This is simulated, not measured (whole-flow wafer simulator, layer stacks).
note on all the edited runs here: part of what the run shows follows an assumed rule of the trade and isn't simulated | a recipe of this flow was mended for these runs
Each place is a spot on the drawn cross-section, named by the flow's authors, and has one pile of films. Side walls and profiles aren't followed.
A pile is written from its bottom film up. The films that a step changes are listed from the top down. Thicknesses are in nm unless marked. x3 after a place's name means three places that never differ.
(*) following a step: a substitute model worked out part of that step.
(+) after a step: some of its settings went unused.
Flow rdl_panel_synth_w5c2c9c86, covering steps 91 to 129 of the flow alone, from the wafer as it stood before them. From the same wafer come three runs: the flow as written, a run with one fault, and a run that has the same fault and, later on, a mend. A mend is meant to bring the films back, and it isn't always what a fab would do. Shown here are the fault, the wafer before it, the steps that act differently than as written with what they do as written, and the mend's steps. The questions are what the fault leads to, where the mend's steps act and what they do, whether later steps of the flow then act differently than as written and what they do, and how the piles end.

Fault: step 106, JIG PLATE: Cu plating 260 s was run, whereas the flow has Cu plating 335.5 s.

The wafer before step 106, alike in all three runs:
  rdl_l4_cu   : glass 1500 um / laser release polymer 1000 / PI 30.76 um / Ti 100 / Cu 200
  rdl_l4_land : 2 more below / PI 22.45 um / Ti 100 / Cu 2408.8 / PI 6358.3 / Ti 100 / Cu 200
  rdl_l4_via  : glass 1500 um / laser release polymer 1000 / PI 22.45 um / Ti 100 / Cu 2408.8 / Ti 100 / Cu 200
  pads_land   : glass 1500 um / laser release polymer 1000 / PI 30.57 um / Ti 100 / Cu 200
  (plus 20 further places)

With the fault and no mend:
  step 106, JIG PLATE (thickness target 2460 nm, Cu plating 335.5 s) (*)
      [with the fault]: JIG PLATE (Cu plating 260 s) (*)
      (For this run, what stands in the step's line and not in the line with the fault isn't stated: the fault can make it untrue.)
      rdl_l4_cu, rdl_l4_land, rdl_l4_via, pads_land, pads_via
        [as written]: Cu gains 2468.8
        [with the fault]: Cu gains 1913.2
  Steps later in the flow that act otherwise than as written:
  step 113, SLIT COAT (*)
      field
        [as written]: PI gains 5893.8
        [with the fault]: PI gains 5687.4
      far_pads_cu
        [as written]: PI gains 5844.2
        [with the fault]: PI gains 5638.2
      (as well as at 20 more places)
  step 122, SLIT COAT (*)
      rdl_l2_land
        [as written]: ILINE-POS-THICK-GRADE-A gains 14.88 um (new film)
        [with the fault]: ILINE-POS-THICK-GRADE-A gains 14.87 um (new film)
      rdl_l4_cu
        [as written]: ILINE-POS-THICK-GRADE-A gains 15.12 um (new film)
        [with the fault]: ILINE-POS-THICK-GRADE-A gains 14.94 um (new film)
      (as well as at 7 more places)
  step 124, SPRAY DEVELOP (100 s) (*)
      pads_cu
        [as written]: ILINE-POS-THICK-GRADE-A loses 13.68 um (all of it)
        [with the fault]: ILINE-POS-THICK-GRADE-A loses 13.65 um (all of it)
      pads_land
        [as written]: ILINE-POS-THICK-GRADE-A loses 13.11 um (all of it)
        [with the fault]: ILINE-POS-THICK-GRADE-A loses 13.16 um (all of it)
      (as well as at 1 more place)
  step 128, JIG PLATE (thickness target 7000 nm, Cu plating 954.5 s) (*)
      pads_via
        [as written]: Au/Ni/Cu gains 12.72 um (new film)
        [with the fault]: Au/Ni/Cu gains 12.79 um (new film)
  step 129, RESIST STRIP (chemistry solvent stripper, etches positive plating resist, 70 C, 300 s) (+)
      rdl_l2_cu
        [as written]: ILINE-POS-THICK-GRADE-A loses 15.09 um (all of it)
        [with the fault]: ILINE-POS-THICK-GRADE-A loses 15.1 um (all of it)
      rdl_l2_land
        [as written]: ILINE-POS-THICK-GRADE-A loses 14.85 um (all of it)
        [with the fault]: ILINE-POS-THICK-GRADE-A loses 14.84 um (all of it)
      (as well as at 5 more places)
  At rdl_l4_cu, rdl_l4_land, rdl_l4_via, pads_land, pads_via, the piles at the end differ from the flow's by more than 2% or 0.5 nm, whichever is larger.
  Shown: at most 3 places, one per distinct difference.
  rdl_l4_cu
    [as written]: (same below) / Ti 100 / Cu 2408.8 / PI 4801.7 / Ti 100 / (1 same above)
    [with the fault]: (same below) / Ti 100 / Cu 1853.2 / PI 4657 / Ti 100 / (1 same above)
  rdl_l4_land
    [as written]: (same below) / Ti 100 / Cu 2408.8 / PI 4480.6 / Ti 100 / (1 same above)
    [with the fault]: (same below) / Ti 100 / Cu 1853.2 / PI 4028.9 / Ti 100 / (1 same above)
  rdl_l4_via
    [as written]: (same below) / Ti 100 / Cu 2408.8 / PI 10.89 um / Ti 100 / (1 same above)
    [with the fault]: (same below) / Ti 100 / Cu 1853.2 / PI 10.29 um / Ti 100 / (1 same above)

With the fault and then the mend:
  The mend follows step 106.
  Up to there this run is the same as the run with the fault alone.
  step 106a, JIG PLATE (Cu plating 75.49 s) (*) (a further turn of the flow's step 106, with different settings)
      rdl_l4_cu, rdl_l4_land, rdl_l4_via, pads_land, pads_via
        Cu gains 555.5
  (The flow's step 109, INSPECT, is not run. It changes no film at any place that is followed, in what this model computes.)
  None of the later steps of the flow differs from how it acts as written, at any place that is followed, by more than 2% or 0.5 nm, whichever is larger.
  At the end the piles are close to the flow's at the places that both follow, differing by at most 2% or 0.5 nm, whichever is larger.
